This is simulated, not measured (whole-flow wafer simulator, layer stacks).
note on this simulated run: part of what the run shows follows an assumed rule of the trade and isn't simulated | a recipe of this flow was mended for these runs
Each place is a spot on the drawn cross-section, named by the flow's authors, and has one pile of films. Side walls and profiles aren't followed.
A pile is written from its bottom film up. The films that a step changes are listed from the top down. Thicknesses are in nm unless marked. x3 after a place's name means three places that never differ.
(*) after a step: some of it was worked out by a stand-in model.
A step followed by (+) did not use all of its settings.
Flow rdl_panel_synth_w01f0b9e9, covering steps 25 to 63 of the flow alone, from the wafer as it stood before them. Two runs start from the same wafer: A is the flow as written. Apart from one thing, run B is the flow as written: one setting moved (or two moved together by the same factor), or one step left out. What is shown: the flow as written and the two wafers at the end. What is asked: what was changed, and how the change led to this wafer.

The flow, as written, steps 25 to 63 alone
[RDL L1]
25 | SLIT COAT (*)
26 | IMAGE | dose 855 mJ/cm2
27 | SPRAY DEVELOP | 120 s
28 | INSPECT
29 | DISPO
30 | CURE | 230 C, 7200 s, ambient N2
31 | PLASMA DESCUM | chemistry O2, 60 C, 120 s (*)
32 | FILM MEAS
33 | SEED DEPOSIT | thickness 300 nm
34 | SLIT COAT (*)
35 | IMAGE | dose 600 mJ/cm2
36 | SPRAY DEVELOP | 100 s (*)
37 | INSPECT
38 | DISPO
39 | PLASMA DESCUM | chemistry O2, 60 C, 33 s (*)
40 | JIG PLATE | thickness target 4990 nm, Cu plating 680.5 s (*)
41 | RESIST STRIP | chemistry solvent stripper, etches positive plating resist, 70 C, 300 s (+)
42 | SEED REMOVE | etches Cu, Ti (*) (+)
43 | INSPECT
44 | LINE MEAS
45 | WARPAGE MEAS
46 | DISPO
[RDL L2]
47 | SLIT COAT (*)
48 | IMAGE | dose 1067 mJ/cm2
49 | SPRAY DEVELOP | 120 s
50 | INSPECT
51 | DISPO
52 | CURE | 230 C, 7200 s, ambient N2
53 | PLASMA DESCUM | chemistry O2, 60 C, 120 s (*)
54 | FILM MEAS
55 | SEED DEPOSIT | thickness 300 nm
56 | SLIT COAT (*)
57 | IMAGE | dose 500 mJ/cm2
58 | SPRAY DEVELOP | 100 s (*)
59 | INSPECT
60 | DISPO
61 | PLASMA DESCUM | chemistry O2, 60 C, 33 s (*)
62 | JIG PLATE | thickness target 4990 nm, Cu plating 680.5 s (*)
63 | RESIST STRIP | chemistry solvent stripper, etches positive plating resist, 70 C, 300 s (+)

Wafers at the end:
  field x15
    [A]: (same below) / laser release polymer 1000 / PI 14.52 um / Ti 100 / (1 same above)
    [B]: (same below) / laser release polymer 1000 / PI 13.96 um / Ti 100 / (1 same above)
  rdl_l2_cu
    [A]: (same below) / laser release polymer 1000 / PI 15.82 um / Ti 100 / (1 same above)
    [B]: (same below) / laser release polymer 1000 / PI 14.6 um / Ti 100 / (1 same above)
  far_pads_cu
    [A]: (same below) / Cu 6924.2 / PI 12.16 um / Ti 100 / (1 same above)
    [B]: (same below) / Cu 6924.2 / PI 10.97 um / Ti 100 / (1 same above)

What caused this: step 40, JIG PLATE: Cu plating 341.6 s was run, whereas the flow has Cu plating 680.5 s.

Step by step, how the change led to this:
  40 | JIG PLATE | thickness target 4990 nm, Cu plating 680.5 s (*)
      rdl_l1_cu, rdl_l1_land, rdl_l1_via, rdl_l1_rim, rdl_l2_land, rdl_l2_via: A Cu gains 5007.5 | B Cu gains 2513.7
  47 | SLIT COAT (*)
      field x15, rdl_l2_rim x3: A PI gains 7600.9 | B PI gains 7044.5
      rdl_l2_cu, rdl_l2_space: A PI gains 8899.9 | B PI gains 7686.4
      (also at 5 further places)
  56 | SLIT COAT (*)
      rdl_l1_via: A ILINE-POS-THICK-GRADE-A gains 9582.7 (new film) | B ILINE-POS-THICK-GRADE-A gains 10.06 um (new film)
      rdl_l2_cu, rdl_l2_space: A ILINE-POS-THICK-GRADE-A gains 9884.2 (new film) | B ILINE-POS-THICK-GRADE-A gains 9556.3 (new film)
      (also at 7 further places)
  58 | SPRAY DEVELOP | 100 s (*)
      rdl_l2_cu: A ILINE-POS-THICK-GRADE-A loses 9884.2 (all of it) | B ILINE-POS-THICK-GRADE-A loses 9556.3 (all of it)
      rdl_l2_land: A ILINE-POS-THICK-GRADE-A loses 7416.3 (all of it) | B ILINE-POS-THICK-GRADE-A loses 7789.4 (all of it)
      (also at 1 further place)
  63 | RESIST STRIP | chemistry solvent stripper, etches positive plating resist, 70 C, 300 s (+)
      rdl_l1_via: A ILINE-POS-THICK-GRADE-A loses 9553 (all of it) | B ILINE-POS-THICK-GRADE-A loses 10.03 um (all of it)
      far_pads_cu: A ILINE-POS-THICK-GRADE-A loses 9903.4 (all of it) | B ILINE-POS-THICK-GRADE-A loses 9577.4 (all of it)
      (also at 5 further places)
